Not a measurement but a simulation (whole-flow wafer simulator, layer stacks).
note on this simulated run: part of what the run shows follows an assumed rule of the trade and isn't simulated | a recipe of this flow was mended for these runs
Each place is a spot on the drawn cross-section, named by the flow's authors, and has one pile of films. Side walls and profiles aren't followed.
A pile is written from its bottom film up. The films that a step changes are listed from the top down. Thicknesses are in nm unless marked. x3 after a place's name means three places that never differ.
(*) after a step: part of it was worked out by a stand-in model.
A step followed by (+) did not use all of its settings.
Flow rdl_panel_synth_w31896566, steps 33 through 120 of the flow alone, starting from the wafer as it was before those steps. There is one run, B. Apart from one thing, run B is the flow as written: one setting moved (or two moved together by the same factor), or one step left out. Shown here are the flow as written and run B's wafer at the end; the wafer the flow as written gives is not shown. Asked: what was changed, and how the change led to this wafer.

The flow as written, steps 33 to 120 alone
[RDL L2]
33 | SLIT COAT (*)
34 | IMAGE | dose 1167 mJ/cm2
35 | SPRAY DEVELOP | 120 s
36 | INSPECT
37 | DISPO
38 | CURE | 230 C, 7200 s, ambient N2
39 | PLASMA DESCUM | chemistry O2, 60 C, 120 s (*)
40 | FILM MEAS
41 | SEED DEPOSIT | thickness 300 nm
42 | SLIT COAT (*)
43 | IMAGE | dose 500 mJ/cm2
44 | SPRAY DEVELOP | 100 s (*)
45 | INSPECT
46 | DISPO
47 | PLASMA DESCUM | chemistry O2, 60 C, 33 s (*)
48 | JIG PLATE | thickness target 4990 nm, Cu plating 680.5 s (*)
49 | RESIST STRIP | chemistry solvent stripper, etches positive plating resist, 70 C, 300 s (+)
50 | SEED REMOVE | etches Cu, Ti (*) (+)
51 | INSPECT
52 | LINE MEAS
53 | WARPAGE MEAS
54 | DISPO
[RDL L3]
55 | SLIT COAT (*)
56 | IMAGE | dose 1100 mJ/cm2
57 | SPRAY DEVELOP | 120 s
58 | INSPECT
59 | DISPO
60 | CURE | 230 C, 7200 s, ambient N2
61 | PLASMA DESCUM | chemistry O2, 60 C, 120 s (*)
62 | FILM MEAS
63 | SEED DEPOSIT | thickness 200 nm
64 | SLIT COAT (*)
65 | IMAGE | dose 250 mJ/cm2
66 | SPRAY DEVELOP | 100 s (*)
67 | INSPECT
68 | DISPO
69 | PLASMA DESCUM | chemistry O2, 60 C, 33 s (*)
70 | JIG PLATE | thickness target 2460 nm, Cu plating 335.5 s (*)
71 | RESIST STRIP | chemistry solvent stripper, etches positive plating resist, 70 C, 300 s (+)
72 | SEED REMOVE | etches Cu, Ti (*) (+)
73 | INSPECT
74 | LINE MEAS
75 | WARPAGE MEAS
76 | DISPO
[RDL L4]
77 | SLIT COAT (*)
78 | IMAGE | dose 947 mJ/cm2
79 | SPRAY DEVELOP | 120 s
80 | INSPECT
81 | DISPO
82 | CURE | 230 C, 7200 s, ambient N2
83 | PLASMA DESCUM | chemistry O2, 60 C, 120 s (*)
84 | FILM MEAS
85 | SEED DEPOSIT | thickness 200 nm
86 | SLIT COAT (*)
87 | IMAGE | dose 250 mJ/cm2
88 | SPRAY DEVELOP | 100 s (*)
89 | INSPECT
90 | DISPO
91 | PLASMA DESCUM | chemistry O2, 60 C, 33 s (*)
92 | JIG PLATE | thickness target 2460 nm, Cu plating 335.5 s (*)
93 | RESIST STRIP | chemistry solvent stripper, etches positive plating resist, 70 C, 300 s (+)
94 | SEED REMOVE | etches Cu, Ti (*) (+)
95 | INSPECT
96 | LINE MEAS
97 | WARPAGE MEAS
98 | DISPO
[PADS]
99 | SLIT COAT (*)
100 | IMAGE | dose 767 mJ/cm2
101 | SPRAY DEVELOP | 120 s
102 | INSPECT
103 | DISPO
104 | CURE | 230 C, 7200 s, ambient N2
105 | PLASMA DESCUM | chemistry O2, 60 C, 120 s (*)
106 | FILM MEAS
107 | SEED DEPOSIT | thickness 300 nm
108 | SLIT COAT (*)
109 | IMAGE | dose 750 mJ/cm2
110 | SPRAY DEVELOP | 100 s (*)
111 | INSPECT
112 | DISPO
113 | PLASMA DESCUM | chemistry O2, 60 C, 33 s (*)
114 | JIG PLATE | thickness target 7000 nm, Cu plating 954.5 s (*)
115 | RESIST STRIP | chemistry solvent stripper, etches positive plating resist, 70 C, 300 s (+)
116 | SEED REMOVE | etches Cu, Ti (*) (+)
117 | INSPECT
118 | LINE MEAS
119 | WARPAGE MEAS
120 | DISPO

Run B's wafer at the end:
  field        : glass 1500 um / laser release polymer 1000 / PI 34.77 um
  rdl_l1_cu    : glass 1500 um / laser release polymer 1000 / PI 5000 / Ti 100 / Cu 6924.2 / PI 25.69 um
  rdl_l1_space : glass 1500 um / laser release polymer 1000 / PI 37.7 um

Cause: step 48, JIG PLATE: Cu plating 578.4 s was run, though the flow has Cu plating 680.5 s.

How this came from the change, step by step:
  48 | JIG PLATE | thickness target 4990 nm, Cu plating 680.5 s (*)
      rdl_l2_cu, rdl_l2_land, rdl_l2_via, rdl_l2_rim, rdl_l3_land, rdl_l3_via: +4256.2 Cu (as written it would have been: +5007.5 Cu)
  55 | SLIT COAT (*)
      rdl_l2_space: +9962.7 PI (as written it would have been: +10.58 um PI)
      field, rdl_l4_cu, rdl_l4_space and 6 more: +7700.8 PI (as written it would have been: +7936.4 PI)
      (as well as at 8 more places)
  64 | SLIT COAT (*)
      rdl_l1_rim: +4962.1 ILINE-POS-THICK-GRADE-A (new film) (as written it would have been: +5077.5 ILINE-POS-THICK-GRADE-A (new film))
      rdl_l2_via: +4604.4 ILINE-POS-THICK-GRADE-A (new film) (as written it would have been: +4385.9 ILINE-POS-THICK-GRADE-A (new film))
  71 | RESIST STRIP | chemistry solvent stripper, etches positive plating resist, 70 C, 300 s (+)
      rdl_l1_rim: -4932.4 ILINE-POS-THICK-GRADE-A (all of it) (as written it would have been: -5047.8 ILINE-POS-THICK-GRADE-A (all of it))
      rdl_l2_via: -4574.7 ILINE-POS-THICK-GRADE-A (all of it) (as written it would have been: -4356.2 ILINE-POS-THICK-GRADE-A (all of it))
  77 | SLIT COAT (*)
      rdl_l2_via: +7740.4 PI (as written it would have been: +7515 PI)
      rdl_l3_via: +12 um PI (new film) (as written it would have been: +11.89 um PI (new film))
  108 | SLIT COAT (*)
      rdl_l2_cu, rdl_l2_space: +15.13 um ILINE-POS-THICK-GRADE-A (new film) (as written it would have been: +15.16 um ILINE-POS-THICK-GRADE-A (new film))
      rdl_l1_rim: +14.97 um ILINE-POS-THICK-GRADE-A (new film) (as written it would have been: +14.98 um ILINE-POS-THICK-GRADE-A (new film))
      (as well as at 6 more places)
  115 | RESIST STRIP | chemistry solvent stripper, etches positive plating resist, 70 C, 300 s (+)
      rdl_l2_cu, rdl_l2_space: -15.1 um ILINE-POS-THICK-GRADE-A (all of it) (as written it would have been: -15.13 um ILINE-POS-THICK-GRADE-A (all of it))
      rdl_l1_rim: -14.94 um ILINE-POS-THICK-GRADE-A (all of it) (as written it would have been: -14.95 um ILINE-POS-THICK-GRADE-A (all of it))
      (as well as at 6 more places)
